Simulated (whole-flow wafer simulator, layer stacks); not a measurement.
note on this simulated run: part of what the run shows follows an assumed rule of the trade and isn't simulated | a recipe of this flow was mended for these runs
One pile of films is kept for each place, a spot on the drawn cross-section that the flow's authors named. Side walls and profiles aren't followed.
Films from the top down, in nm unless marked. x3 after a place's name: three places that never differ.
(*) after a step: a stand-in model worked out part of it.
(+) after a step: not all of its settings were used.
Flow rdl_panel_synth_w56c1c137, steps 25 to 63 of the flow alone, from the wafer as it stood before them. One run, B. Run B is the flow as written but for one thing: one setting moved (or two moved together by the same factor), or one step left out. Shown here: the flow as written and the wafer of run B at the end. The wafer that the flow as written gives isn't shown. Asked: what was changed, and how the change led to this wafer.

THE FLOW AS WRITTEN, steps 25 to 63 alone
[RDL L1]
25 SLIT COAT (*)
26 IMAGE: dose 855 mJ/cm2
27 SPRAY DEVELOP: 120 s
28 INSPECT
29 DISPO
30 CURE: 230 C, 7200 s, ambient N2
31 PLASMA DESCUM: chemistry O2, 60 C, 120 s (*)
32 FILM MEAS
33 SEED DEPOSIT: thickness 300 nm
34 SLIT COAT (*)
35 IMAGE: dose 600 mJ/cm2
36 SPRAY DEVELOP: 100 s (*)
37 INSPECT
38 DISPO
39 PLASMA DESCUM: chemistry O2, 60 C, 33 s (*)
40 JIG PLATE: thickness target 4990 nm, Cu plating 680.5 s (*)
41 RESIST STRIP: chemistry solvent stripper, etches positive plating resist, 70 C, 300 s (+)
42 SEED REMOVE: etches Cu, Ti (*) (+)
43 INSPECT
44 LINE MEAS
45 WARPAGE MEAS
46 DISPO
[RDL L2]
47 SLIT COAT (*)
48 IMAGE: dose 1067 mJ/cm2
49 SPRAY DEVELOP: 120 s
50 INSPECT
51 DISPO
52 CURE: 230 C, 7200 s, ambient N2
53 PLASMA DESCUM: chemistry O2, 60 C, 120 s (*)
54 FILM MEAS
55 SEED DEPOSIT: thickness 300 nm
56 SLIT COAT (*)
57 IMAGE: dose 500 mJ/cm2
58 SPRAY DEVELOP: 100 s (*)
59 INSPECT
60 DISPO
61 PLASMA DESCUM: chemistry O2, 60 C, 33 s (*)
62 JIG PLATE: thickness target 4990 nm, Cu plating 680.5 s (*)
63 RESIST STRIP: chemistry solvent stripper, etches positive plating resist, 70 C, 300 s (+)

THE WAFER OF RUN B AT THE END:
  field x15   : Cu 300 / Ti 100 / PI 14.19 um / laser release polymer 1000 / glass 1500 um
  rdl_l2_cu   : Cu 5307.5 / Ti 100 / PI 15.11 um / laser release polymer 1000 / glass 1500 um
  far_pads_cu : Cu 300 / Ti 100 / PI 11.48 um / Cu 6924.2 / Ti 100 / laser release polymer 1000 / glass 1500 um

The cause: step 40, JIG PLATE: Cu plating 484.5 s was run, where the flow has Cu plating 680.5 s.

How the change led to this, step by step:
  40 JIG PLATE: thickness target 4990 nm, Cu plating 680.5 s (*)
      rdl_l1_cu, rdl_l1_land, rdl_l1_via, rdl_l1_rim, rdl_l2_land, rdl_l2_via: Cu +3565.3 (as written it would be: Cu +5007.5)
  47 SLIT COAT (*)
      field x15, rdl_l2_rim x3: PI +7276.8 (as written it would be: PI +7600.9)
      rdl_l2_cu, rdl_l2_space: PI +8193 (as written it would be: PI +8899.9)
      (and at 5 more places)
  56 SLIT COAT (*)
      rdl_l1_cu: ILINE-POS-THICK-GRADE-A +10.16 um (new film) (as written it would be: ILINE-POS-THICK-GRADE-A +10.04 um (new film))
      rdl_l1_space: ILINE-POS-THICK-GRADE-A +10.89 um (new film) (as written it would be: ILINE-POS-THICK-GRADE-A +11.02 um (new film))
      (and at 4 more places)
  58 SPRAY DEVELOP: 100 s (*)
      rdl_l2_land: ILINE-POS-THICK-GRADE-A -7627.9 (all of it) (as written it would be: ILINE-POS-THICK-GRADE-A -7416.3 (all of it))
      rdl_l2_via: ILINE-POS-THICK-GRADE-A -13.07 um (all of it) (as written it would be: ILINE-POS-THICK-GRADE-A -12.83 um (all of it))
  63 RESIST STRIP: chemistry solvent stripper, etches positive plating resist, 70 C, 300 s (+)
      rdl_l1_cu: ILINE-POS-THICK-GRADE-A -10.13 um (all of it) (as written it would be: ILINE-POS-THICK-GRADE-A -10.01 um (all of it))
      rdl_l1_space: ILINE-POS-THICK-GRADE-A -10.86 um (all of it) (as written it would be: ILINE-POS-THICK-GRADE-A -10.99 um (all of it))
      (and at 2 more places)
